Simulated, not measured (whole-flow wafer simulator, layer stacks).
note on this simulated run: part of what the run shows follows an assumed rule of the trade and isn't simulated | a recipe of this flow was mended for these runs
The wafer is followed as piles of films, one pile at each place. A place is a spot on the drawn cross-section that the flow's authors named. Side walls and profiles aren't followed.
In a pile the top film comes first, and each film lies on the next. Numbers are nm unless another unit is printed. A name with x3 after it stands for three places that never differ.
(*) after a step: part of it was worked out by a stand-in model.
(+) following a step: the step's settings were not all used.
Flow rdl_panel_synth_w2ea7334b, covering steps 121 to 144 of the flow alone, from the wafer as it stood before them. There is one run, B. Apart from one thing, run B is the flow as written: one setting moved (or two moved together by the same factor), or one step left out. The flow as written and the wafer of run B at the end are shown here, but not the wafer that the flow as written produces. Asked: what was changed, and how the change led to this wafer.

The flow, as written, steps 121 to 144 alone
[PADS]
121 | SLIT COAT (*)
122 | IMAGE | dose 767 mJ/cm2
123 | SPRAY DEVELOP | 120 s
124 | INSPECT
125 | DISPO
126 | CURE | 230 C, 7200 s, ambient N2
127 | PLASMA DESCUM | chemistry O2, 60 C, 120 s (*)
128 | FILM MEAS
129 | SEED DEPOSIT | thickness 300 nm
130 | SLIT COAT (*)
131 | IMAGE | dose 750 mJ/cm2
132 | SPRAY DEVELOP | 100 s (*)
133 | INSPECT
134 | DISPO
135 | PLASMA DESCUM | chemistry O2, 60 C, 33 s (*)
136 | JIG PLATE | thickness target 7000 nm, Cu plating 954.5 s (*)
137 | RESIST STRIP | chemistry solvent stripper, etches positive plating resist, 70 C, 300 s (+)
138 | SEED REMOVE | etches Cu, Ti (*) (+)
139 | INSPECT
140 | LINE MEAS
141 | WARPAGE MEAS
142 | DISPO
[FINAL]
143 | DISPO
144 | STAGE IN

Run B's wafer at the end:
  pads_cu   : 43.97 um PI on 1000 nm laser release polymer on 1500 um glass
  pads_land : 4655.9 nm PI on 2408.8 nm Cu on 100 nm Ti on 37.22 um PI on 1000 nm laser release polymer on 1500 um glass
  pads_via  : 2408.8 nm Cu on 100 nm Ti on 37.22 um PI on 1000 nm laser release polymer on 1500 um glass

What caused this: step 132, SPRAY DEVELOP: 100 s (*), was not run.

How this came from the change, step by step:
  135 | PLASMA DESCUM | chemistry O2, 60 C, 33 s (*)
      pads_cu, pads_land, pads_via: -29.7 ILINE-POS-THICK-GRADE-A (it would be, as written: nothing)
  136 | JIG PLATE | thickness target 7000 nm, Cu plating 954.5 s (*)
      pads_cu, pads_land: nothing (it would be, as written: +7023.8 Cu)
      pads_via: nothing (it would be, as written: +8307.4 Cu)
  137 | RESIST STRIP | chemistry solvent stripper, etches positive plating resist, 70 C, 300 s (+)
      pads_cu: -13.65 um ILINE-POS-THICK-GRADE-A (all of it) (it would be, as written: nothing)
      pads_land: -13.08 um ILINE-POS-THICK-GRADE-A (all of it) (it would be, as written: nothing)
      (and at 1 other place as well)
  138 | SEED REMOVE | etches Cu, Ti (*) (+)
      pads_cu, pads_land, pads_via: -300 Cu (all of it), -100 Ti (all of it) (it would be, as written: -390 Cu)
If metal films that touch count as one body, pads_cu has 0 bodies; the flow as written gives 1 body.
If metal films that touch count as one body, pads_land has 1 body; the flow as written gives 2 bodies (between them, from the top down: PI 4655.9).
